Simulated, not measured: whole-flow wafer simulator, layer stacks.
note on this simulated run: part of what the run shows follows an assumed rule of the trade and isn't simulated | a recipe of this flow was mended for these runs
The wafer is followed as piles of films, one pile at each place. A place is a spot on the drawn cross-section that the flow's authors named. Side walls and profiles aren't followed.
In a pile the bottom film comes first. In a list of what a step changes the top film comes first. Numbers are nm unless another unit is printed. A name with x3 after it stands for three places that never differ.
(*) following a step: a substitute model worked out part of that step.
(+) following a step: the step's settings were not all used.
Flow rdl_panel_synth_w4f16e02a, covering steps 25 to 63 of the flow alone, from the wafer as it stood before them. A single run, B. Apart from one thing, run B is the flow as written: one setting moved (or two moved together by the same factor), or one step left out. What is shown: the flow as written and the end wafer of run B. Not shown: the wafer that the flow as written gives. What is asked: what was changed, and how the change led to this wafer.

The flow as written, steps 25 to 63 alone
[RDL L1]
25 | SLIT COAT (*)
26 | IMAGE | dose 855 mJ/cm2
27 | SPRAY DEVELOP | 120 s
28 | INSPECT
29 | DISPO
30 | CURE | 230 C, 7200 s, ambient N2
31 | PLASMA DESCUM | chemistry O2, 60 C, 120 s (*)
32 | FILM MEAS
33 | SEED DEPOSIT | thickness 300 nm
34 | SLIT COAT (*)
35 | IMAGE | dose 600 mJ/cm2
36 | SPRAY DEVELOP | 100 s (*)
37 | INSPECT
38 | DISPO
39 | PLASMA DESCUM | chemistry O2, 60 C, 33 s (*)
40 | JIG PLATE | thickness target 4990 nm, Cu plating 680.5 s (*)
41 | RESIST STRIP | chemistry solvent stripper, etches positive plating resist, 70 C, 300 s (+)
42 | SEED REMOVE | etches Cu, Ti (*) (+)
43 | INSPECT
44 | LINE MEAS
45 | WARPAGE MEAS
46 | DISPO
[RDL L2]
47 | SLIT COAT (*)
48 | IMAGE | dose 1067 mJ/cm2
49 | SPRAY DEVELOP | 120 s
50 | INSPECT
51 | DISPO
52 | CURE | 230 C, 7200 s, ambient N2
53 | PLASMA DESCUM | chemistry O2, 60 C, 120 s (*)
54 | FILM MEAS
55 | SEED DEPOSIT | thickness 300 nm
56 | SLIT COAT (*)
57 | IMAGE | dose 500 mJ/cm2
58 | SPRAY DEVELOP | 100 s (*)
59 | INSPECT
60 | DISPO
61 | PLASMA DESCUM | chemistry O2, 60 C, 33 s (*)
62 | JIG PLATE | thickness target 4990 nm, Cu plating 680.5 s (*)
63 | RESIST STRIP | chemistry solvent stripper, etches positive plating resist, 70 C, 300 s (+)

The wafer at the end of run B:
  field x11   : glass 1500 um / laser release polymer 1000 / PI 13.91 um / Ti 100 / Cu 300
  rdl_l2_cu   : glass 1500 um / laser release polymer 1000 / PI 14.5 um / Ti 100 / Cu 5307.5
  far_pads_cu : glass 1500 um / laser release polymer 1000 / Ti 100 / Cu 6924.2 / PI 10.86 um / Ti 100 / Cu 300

Cause: step 40, JIG PLATE: Cu plating 311.7 s was run, while the flow as written has Cu plating 680.5 s.

How this came from the change, step by step:
  40 | JIG PLATE | thickness target 4990 nm, Cu plating 680.5 s (*)
      rdl_l1_cu, rdl_l1_land, rdl_l1_via, rdl_l1_rim, rdl_l2_land, rdl_l2_via: Cu gains 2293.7 (it would be, as written: Cu gains 5007.5)
  47 | SLIT COAT (*)
      field x11, rdl_l2_rim x3: PI gains 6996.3 (it would be, as written: PI gains 7600.9)
      rdl_l2_cu, rdl_l2_space: PI gains 7581.3 (it would be, as written: PI gains 8899.9)
      (also at 5 further places)
  56 | SLIT COAT (*)
      rdl_l1_via: ILINE-POS-THICK-GRADE-A gains 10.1 um (new film) (it would be, as written: ILINE-POS-THICK-GRADE-A gains 9582.7 (new film))
      rdl_l2_cu, rdl_l2_space: ILINE-POS-THICK-GRADE-A gains 9525.8 (new film) (it would be, as written: ILINE-POS-THICK-GRADE-A gains 9884.2 (new film))
      (also at 7 further places)
  58 | SPRAY DEVELOP | 100 s (*)
      rdl_l2_cu: ILINE-POS-THICK-GRADE-A loses 9525.8 (all of it) (it would be, as written: ILINE-POS-THICK-GRADE-A loses 9884.2 (all of it))
      rdl_l2_land: ILINE-POS-THICK-GRADE-A loses 7823.9 (all of it) (it would be, as written: ILINE-POS-THICK-GRADE-A loses 7416.3 (all of it))
      (also at 1 further place)
  63 | RESIST STRIP | chemistry solvent stripper, etches positive plating resist, 70 C, 300 s (+)
      rdl_l1_via: ILINE-POS-THICK-GRADE-A loses 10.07 um (all of it) (it would be, as written: ILINE-POS-THICK-GRADE-A loses 9553 (all of it))
      far_pads_cu: ILINE-POS-THICK-GRADE-A loses 9547.1 (all of it) (it would be, as written: ILINE-POS-THICK-GRADE-A loses 9903.4 (all of it))
      (also at 5 further places)
